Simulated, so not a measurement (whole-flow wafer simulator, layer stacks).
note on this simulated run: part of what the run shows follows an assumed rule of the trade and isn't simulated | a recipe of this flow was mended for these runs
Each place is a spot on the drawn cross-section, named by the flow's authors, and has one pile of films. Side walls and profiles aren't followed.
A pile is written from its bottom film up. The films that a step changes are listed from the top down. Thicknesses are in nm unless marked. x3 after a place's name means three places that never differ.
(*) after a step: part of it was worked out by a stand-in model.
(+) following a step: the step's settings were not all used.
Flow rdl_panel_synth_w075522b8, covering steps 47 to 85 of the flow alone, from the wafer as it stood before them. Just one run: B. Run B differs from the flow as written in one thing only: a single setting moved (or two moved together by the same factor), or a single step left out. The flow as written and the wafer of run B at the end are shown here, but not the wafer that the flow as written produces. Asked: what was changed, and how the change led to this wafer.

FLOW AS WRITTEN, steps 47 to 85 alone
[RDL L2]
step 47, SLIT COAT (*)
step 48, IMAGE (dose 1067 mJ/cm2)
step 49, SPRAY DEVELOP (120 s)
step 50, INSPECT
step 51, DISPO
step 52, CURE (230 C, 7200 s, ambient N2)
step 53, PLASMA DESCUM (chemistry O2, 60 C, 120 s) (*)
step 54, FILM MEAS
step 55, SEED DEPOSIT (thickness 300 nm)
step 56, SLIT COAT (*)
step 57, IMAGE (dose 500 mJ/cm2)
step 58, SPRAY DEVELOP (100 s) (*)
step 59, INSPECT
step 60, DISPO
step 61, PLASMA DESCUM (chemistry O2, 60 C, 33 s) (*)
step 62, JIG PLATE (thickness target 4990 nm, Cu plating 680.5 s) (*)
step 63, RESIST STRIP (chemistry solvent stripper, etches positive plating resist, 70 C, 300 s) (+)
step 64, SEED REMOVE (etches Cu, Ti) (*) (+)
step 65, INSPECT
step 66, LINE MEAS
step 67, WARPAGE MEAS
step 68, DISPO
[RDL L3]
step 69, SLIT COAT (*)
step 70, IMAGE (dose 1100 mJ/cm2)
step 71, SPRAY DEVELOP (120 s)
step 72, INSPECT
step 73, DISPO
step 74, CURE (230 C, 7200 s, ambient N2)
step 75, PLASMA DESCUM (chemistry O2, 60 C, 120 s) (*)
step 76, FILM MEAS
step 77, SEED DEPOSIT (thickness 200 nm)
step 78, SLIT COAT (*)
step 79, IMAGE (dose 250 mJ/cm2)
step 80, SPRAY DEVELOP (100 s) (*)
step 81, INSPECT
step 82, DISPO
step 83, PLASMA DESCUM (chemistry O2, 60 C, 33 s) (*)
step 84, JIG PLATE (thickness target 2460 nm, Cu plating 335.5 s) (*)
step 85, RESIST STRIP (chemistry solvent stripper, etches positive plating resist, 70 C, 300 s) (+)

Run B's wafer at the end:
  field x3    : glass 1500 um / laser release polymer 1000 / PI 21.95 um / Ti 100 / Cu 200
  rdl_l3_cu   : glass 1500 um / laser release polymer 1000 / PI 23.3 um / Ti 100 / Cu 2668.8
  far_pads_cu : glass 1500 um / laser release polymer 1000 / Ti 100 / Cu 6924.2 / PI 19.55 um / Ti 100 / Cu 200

What caused this: step 62, JIG PLATE: Cu plating 459.3 s was run, though the flow has Cu plating 680.5 s.

How this came from the change, step by step:
  step 62, JIG PLATE (thickness target 4990 nm, Cu plating 680.5 s) (*)
      rdl_l2_cu, rdl_l2_land, rdl_l2_via, rdl_l2_rim, rdl_l3_land, rdl_l3_via: Cu gains 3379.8 (as written it would have been: Cu gains 5007.5)
  step 69, SLIT COAT (*)
      rdl_l2_space: PI gains 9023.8 (as written it would have been: PI gains 10.31 um)
      field x3, pads_land x2: PI gains 7435.7 (as written it would have been: PI gains 7936.4)
      (and at 12 other places as well)
  step 78, SLIT COAT (*)
      rdl_l3_cu, rdl_l3_space: ILINE-POS-THICK-GRADE-A gains 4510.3 (new film) (as written it would have been: ILINE-POS-THICK-GRADE-A gains 4624.3 (new film))
      rdl_l2_cu: ILINE-POS-THICK-GRADE-A gains 5053.4 (new film) (as written it would have been: ILINE-POS-THICK-GRADE-A gains 5163.2 (new film))
      (and at 5 other places as well)
  step 80, SPRAY DEVELOP (100 s) (*)
      rdl_l3_cu: ILINE-POS-THICK-GRADE-A loses 4510.3 (all of it) (as written it would have been: ILINE-POS-THICK-GRADE-A loses 4624.3 (all of it))
      rdl_l3_land: ILINE-POS-THICK-GRADE-A loses 2986.1 (all of it) (as written it would have been: ILINE-POS-THICK-GRADE-A loses 2880.1 (all of it))
  step 85, RESIST STRIP (chemistry solvent stripper, etches positive plating resist, 70 C, 300 s) (+)
      rdl_l2_cu: ILINE-POS-THICK-GRADE-A loses 5023.7 (all of it) (as written it would have been: ILINE-POS-THICK-GRADE-A loses 5133.5 (all of it))
      rdl_l2_space: ILINE-POS-THICK-GRADE-A loses 5276.9 (all of it) (as written it would have been: ILINE-POS-THICK-GRADE-A loses 5505.7 (all of it))
      (and at 4 other places as well)
